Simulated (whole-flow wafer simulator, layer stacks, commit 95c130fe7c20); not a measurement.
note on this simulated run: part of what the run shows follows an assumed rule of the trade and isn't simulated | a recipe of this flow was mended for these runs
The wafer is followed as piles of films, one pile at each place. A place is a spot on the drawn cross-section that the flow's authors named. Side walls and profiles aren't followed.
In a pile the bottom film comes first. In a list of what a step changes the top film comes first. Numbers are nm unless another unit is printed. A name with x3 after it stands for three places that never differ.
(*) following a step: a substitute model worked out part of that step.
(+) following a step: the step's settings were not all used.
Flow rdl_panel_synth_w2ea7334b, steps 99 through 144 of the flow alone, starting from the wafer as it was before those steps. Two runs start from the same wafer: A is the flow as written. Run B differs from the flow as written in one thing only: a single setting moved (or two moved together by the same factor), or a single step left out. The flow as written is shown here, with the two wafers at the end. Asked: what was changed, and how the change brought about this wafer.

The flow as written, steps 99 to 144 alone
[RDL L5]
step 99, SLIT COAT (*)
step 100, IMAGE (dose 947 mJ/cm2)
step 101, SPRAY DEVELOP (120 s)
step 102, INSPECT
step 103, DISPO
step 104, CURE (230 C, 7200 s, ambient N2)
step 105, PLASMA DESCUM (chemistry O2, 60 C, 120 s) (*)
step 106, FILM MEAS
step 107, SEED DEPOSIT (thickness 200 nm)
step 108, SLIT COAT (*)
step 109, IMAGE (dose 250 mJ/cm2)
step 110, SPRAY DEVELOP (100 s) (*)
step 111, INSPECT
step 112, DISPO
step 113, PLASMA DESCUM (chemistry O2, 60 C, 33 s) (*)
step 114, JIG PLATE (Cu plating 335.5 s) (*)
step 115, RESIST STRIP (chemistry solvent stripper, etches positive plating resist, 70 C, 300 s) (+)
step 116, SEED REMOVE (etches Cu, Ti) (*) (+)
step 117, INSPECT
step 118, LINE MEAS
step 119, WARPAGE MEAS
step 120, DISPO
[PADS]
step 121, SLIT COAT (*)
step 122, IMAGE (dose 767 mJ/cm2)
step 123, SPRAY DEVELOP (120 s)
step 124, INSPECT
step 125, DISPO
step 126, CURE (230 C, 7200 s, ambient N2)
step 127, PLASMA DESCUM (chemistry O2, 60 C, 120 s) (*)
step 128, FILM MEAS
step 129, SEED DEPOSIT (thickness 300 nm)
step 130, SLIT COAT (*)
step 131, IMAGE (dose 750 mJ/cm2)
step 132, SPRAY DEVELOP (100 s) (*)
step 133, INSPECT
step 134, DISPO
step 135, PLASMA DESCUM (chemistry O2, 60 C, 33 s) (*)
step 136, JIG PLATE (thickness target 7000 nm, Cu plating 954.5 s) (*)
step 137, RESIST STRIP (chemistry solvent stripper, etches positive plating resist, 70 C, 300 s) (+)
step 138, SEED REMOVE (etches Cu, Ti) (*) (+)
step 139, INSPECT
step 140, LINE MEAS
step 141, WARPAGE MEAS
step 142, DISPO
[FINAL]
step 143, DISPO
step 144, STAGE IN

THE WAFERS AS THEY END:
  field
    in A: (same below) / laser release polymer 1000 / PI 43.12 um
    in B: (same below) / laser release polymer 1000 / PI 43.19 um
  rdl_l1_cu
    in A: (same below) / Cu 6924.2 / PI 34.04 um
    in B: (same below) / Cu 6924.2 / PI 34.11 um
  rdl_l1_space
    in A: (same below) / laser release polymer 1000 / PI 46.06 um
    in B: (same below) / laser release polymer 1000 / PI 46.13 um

What caused this: step 114, JIG PLATE: Cu plating 362.3 s was run, whereas the flow has Cu plating 335.5 s.

Step by step, how the change led to this:
  step 114, JIG PLATE (Cu plating 335.5 s) (*)
      rdl_l5_cu, rdl_l5_land, rdl_l5_via, pads_land, pads_via: A +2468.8 Cu | B +2666 Cu
  step 121, SLIT COAT (*)
      rdl_l5_space: A +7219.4 PI | B +7477.9 PI
      rdl_l5_land: A +4480.6 PI (new film) | B +4650.3 PI (new film)
      (and at 2 other places as well)
  step 130, SLIT COAT (*)
      rdl_l5_cu: A +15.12 um ILINE-POS-THICK-GRADE-A (new film) | B +15.19 um ILINE-POS-THICK-GRADE-A (new film)
      rdl_l5_space: A +15.12 um ILINE-POS-THICK-GRADE-A (new film) | B +15.18 um ILINE-POS-THICK-GRADE-A (new film)
      (and at 6 other places as well)
  step 132, SPRAY DEVELOP (100 s) (*)
      pads_cu: A -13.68 um ILINE-POS-THICK-GRADE-A (all of it) | B -13.69 um ILINE-POS-THICK-GRADE-A (all of it)
      pads_land: A -13.11 um ILINE-POS-THICK-GRADE-A (all of it) | B -13.1 um ILINE-POS-THICK-GRADE-A (all of it)
      (and at 1 other place as well)
  step 137, RESIST STRIP (chemistry solvent stripper, etches positive plating resist, 70 C, 300 s) (+)
      rdl_l2_cu, rdl_l2_space: A -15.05 um ILINE-POS-THICK-GRADE-A (all of it) | B -15.04 um ILINE-POS-THICK-GRADE-A (all of it)
      rdl_l5_cu: A -15.09 um ILINE-POS-THICK-GRADE-A (all of it) | B -15.16 um ILINE-POS-THICK-GRADE-A (all of it)
      (and at 4 other places as well)
